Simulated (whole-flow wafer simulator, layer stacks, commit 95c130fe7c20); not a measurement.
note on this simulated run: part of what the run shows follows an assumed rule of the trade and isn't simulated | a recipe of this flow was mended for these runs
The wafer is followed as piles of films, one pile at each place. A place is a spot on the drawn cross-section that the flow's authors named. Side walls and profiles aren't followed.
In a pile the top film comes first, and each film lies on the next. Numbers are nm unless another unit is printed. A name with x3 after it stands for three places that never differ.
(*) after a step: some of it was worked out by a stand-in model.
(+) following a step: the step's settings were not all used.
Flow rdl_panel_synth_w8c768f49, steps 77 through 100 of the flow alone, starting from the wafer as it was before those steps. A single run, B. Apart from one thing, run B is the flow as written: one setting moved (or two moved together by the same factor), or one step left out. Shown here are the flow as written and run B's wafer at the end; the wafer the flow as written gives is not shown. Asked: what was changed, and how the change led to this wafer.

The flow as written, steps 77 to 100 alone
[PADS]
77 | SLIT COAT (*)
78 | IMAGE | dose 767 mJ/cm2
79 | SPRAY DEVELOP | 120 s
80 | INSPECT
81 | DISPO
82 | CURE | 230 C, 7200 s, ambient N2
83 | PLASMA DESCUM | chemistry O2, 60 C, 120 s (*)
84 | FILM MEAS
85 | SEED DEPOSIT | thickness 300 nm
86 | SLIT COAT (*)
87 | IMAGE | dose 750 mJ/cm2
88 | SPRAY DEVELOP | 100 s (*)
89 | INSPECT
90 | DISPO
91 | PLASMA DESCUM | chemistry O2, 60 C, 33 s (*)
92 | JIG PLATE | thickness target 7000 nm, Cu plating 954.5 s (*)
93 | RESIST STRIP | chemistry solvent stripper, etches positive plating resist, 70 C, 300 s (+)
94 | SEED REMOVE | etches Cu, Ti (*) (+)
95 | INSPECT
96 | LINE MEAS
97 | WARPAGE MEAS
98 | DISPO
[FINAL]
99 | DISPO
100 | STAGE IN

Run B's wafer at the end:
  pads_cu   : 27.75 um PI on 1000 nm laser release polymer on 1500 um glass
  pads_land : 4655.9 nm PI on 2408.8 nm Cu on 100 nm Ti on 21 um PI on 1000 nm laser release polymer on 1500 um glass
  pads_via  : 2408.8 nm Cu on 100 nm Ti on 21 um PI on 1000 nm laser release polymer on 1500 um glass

What caused this: step 88, SPRAY DEVELOP: 100 s (*), was skipped.

How this came from the change, step by step:
  91 | PLASMA DESCUM | chemistry O2, 60 C, 33 s (*)
      pads_cu, pads_land, pads_via: -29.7 ILINE-POS-THICK-GRADE-A (as written it would have been: nothing)
  92 | JIG PLATE | thickness target 7000 nm, Cu plating 954.5 s (*)
      pads_cu, pads_land: nothing (as written it would have been: +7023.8 Cu)
      pads_via: nothing (as written it would have been: +8307.4 Cu)
  93 | RESIST STRIP | chemistry solvent stripper, etches positive plating resist, 70 C, 300 s (+)
      pads_cu: -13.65 um ILINE-POS-THICK-GRADE-A (all of it) (as written it would have been: nothing)
      pads_land: -13.08 um ILINE-POS-THICK-GRADE-A (all of it) (as written it would have been: nothing)
      (and at 1 other place as well)
  94 | SEED REMOVE | etches Cu, Ti (*) (+)
      pads_cu, pads_land, pads_via: -300 Cu (all of it), -100 Ti (all of it) (as written it would have been: -390 Cu)
With metal films that touch counted as one body, pads_cu has 0 bodies; the flow as written gives 1 body.
With metal films that touch counted as one body, pads_land has 1 body; the flow as written gives 2 bodies (between them, from the top down: PI 4655.9).
